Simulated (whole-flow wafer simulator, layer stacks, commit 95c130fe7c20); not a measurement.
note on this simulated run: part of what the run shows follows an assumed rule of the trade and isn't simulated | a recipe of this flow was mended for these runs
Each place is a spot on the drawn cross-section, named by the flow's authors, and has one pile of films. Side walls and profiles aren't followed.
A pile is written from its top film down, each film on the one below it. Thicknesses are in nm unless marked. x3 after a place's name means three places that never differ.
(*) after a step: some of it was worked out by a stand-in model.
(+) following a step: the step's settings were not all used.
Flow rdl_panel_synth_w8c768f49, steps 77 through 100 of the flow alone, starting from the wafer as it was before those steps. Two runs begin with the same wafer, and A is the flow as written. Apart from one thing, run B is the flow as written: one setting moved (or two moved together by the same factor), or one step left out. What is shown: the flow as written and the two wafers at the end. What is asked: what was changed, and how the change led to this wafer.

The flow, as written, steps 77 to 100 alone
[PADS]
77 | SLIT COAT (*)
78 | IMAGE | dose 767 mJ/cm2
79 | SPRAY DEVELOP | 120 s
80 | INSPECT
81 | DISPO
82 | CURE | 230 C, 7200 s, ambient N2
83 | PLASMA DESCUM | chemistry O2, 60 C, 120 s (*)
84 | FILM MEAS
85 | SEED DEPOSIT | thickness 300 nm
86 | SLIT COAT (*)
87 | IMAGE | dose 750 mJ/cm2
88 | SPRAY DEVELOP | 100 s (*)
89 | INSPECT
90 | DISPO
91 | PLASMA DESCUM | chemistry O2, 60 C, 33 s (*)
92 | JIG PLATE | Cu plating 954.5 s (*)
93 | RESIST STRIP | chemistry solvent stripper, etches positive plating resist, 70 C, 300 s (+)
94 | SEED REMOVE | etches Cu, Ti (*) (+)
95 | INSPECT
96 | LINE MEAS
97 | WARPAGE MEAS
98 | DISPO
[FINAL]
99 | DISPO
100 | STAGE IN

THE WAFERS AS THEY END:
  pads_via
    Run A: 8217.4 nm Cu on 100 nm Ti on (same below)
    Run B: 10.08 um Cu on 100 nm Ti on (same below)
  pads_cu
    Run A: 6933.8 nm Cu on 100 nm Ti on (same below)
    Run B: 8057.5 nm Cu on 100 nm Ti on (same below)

What caused this: step 92, JIG PLATE: Cu plating 1107 s was run, though the flow has Cu plating 954.5 s.

Step by step, how the change led to this:
  92 | JIG PLATE | Cu plating 954.5 s (*)
      pads_via: A +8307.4 Cu | B +10.17 um Cu
      pads_cu, pads_land: A +7023.8 Cu | B +8147.5 Cu
